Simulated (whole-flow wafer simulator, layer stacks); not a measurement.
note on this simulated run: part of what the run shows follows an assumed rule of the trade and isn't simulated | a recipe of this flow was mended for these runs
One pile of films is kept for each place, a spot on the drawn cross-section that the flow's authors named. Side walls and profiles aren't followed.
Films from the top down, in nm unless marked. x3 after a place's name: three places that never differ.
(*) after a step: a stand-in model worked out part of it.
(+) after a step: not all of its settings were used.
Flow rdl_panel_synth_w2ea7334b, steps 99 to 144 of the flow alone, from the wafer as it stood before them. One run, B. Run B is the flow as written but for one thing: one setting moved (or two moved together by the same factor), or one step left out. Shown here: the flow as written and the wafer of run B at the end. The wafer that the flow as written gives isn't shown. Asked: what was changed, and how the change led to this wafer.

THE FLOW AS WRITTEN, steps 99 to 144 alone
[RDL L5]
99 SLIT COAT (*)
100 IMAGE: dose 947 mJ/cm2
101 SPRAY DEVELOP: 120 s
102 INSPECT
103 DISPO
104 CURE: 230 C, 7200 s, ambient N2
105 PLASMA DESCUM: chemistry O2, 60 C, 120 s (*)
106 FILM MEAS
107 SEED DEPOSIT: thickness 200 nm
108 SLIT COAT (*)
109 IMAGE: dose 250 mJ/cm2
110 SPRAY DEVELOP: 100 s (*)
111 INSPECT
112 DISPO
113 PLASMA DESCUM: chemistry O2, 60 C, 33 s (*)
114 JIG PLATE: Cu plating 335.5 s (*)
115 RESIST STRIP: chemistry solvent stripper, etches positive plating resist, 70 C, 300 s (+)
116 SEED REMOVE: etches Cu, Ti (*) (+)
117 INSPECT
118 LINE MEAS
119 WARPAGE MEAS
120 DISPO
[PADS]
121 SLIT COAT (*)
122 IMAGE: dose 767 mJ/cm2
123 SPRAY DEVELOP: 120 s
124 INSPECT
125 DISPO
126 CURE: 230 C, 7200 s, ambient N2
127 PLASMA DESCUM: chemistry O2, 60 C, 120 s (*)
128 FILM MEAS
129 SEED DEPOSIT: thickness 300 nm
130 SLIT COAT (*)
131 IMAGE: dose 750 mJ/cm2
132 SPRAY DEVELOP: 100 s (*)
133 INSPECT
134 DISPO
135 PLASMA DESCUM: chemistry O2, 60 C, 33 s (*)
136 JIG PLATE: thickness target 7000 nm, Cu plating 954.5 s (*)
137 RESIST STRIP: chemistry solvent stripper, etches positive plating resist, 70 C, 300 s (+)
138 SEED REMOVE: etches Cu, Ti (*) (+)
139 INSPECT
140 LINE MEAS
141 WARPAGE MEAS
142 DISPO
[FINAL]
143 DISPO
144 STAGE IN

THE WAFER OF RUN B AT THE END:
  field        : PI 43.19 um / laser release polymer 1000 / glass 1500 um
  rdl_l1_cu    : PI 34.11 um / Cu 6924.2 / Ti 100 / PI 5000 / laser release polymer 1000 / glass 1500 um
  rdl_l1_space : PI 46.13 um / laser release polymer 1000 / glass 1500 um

The cause: step 114, JIG PLATE: Cu plating 362.3 s was run, where the flow has Cu plating 335.5 s.

How the change led to this, step by step:
  114 JIG PLATE: Cu plating 335.5 s (*)
      rdl_l5_cu, rdl_l5_land, rdl_l5_via, pads_land, pads_via: Cu +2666 (as written it would be: Cu +2468.8)
  121 SLIT COAT (*)
      rdl_l5_space: PI +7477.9 (as written it would be: PI +7219.4)
      rdl_l5_land: PI +4650.3 (new film) (as written it would be: PI +4480.6 (new film))
      (and at 2 more places)
  130 SLIT COAT (*)
      rdl_l5_cu: ILINE-POS-THICK-GRADE-A +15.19 um (new film) (as written it would be: ILINE-POS-THICK-GRADE-A +15.12 um (new film))
      rdl_l5_space: ILINE-POS-THICK-GRADE-A +15.18 um (new film) (as written it would be: ILINE-POS-THICK-GRADE-A +15.12 um (new film))
      (and at 6 more places)
  132 SPRAY DEVELOP: 100 s (*)
      pads_cu: ILINE-POS-THICK-GRADE-A -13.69 um (all of it) (as written it would be: ILINE-POS-THICK-GRADE-A -13.68 um (all of it))
      pads_land: ILINE-POS-THICK-GRADE-A -13.1 um (all of it) (as written it would be: ILINE-POS-THICK-GRADE-A -13.11 um (all of it))
      (and at 1 more place)
  137 RESIST STRIP: chemistry solvent stripper, etches positive plating resist, 70 C, 300 s (+)
      rdl_l2_cu, rdl_l2_space: ILINE-POS-THICK-GRADE-A -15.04 um (all of it) (as written it would be: ILINE-POS-THICK-GRADE-A -15.05 um (all of it))
      rdl_l5_cu: ILINE-POS-THICK-GRADE-A -15.16 um (all of it) (as written it would be: ILINE-POS-THICK-GRADE-A -15.09 um (all of it))
      (and at 4 more places)
